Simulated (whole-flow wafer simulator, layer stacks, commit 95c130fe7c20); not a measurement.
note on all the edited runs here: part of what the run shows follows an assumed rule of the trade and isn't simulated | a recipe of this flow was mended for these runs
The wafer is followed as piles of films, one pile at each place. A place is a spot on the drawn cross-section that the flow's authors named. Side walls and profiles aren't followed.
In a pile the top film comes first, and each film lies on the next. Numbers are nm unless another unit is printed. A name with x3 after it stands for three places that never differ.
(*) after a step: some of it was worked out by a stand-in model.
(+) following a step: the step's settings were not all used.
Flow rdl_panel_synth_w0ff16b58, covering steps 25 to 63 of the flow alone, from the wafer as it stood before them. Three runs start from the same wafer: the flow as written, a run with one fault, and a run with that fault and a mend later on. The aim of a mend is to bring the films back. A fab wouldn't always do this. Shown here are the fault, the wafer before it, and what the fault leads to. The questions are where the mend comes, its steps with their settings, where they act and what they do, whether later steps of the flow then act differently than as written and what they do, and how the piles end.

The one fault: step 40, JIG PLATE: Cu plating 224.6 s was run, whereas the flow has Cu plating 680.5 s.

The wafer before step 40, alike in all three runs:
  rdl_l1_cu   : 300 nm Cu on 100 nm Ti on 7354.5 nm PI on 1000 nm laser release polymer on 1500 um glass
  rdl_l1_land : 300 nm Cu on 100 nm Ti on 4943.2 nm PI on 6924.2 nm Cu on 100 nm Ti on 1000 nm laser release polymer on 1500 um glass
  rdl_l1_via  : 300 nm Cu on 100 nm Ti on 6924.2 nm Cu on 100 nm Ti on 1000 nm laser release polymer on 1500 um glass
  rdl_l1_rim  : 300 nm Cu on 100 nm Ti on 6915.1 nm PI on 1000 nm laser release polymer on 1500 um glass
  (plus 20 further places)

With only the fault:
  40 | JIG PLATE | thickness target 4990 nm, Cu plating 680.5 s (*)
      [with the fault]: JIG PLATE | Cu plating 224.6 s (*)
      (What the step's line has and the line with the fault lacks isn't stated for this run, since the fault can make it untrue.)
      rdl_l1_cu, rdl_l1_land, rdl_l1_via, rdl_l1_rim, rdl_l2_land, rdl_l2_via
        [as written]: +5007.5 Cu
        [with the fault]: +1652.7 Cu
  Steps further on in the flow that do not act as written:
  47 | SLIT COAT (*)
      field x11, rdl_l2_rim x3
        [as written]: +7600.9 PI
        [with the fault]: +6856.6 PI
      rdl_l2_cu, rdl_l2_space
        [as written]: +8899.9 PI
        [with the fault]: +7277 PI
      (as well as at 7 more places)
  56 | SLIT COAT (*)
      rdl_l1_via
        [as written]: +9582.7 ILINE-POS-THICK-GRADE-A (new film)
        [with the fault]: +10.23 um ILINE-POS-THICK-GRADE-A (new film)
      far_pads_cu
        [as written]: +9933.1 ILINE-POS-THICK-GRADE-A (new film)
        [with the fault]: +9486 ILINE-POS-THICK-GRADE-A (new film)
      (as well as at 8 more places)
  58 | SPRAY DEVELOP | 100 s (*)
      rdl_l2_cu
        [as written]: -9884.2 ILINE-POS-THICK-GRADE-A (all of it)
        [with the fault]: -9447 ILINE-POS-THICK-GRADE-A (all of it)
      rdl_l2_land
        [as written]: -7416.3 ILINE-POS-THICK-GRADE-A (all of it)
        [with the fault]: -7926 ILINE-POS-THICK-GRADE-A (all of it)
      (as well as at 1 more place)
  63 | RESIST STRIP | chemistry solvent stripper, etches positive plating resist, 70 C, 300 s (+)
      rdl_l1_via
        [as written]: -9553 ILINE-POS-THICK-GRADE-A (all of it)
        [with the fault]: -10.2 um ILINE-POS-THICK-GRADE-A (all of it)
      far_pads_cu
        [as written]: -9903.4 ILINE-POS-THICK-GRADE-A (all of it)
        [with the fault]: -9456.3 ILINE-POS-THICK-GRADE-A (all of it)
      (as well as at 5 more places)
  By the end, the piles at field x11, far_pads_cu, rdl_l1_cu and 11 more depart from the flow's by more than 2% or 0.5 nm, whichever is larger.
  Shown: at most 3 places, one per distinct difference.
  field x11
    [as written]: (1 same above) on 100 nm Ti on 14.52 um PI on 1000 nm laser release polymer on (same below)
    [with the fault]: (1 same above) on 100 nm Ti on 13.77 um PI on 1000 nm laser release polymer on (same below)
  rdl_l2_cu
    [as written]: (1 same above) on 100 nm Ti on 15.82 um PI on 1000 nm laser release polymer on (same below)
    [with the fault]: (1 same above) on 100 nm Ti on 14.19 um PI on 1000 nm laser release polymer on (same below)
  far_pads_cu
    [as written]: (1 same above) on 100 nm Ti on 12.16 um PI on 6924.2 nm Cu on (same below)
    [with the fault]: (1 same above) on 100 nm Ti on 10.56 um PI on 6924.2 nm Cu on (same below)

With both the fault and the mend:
  After step 40 comes the mend.
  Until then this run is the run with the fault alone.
  40a | JIG PLATE | Cu plating 455.9 s (*) (the flow's step 40, run once more with other settings)
      rdl_l1_cu, rdl_l1_land, rdl_l1_via, rdl_l1_rim, rdl_l2_land, rdl_l2_via
        +3354.8 Cu
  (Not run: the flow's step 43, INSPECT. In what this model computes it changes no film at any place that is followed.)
  Every later step of the flow that is run acts as written at every place that is followed.
  The piles end the same as the flow's at every place that both follow.
